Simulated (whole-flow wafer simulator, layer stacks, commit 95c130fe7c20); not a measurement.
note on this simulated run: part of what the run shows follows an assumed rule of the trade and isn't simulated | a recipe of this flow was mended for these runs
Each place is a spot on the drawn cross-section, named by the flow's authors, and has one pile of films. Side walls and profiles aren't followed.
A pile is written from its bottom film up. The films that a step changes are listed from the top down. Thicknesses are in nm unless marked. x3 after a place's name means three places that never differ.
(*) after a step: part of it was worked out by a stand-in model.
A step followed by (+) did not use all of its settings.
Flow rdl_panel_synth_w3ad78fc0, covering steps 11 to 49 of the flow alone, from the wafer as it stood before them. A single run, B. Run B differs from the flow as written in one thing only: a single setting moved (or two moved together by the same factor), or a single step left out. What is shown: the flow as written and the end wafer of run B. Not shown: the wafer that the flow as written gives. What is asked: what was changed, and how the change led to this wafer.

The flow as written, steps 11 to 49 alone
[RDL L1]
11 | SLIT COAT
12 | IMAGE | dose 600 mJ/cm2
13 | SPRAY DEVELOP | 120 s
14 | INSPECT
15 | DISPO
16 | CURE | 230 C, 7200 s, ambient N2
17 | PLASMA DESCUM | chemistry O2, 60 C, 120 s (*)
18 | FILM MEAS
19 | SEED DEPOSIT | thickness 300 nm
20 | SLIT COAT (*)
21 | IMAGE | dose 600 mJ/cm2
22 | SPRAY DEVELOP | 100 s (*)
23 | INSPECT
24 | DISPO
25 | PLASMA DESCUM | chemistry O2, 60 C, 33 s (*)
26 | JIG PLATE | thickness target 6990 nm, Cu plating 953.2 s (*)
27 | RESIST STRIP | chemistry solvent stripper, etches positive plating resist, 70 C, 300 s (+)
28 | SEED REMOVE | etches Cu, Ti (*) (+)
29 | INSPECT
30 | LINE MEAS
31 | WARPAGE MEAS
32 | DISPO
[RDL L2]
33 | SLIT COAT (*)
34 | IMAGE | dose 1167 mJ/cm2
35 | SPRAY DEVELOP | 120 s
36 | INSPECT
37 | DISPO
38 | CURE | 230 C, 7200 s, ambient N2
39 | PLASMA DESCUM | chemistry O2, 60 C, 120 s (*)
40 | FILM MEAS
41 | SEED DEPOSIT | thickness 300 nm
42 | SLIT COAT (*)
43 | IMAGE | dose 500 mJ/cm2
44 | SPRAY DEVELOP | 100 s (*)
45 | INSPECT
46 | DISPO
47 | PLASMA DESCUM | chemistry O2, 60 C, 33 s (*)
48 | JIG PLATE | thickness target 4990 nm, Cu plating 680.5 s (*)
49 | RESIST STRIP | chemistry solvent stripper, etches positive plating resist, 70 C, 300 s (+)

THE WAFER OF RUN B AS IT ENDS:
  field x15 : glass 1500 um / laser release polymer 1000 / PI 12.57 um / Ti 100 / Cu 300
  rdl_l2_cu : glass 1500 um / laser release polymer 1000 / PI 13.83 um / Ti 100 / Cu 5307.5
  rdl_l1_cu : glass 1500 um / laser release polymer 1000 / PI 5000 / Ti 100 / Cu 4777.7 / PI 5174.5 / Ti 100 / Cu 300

The reason: step 26, JIG PLATE: Cu plating 661.5 s was run, while the flow as written has Cu plating 953.2 s.

The path from the change to this, step by step:
  26 | JIG PLATE | thickness target 6990 nm, Cu plating 953.2 s (*)
      rdl_l1_cu, rdl_l1_via, rdl_l1_rim, rdl_l2_land, rdl_l2_via: Cu gains 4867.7 (it would be, as written: Cu gains 7014.2)
  33 | SLIT COAT (*)
      rdl_l1_space: PI gains 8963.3 (it would be, as written: PI gains 10.38 um)
      field x15, rdl_l2_rim x3: PI gains 7569.2 (it would be, as written: PI gains 8062.5)
      (and at 5 other places as well)
  42 | SLIT COAT (*)
      rdl_l2_cu, rdl_l2_space: ILINE-POS-THICK-GRADE-A gains 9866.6 (new film) (it would be, as written: ILINE-POS-THICK-GRADE-A gains 10.13 um (new film))
      rdl_l1_space: ILINE-POS-THICK-GRADE-A gains 10.22 um (new film) (it would be, as written: ILINE-POS-THICK-GRADE-A gains 10.52 um (new film))
      (and at 3 other places as well)
  44 | SPRAY DEVELOP | 100 s (*)
      rdl_l2_cu: ILINE-POS-THICK-GRADE-A loses 9866.6 (all of it) (it would be, as written: ILINE-POS-THICK-GRADE-A loses 10.13 um (all of it))
      rdl_l2_land: ILINE-POS-THICK-GRADE-A loses 7436.4 (all of it) (it would be, as written: ILINE-POS-THICK-GRADE-A loses 7139.5 (all of it))
      (and at 1 other place as well)
  49 | RESIST STRIP | chemistry solvent stripper, etches positive plating resist, 70 C, 300 s (+)
      rdl_l2_space: ILINE-POS-THICK-GRADE-A loses 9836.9 (all of it) (it would be, as written: ILINE-POS-THICK-GRADE-A loses 10.1 um (all of it))
      rdl_l1_space: ILINE-POS-THICK-GRADE-A loses 10.19 um (all of it) (it would be, as written: ILINE-POS-THICK-GRADE-A loses 10.49 um (all of it))
      (and at 1 other place as well)
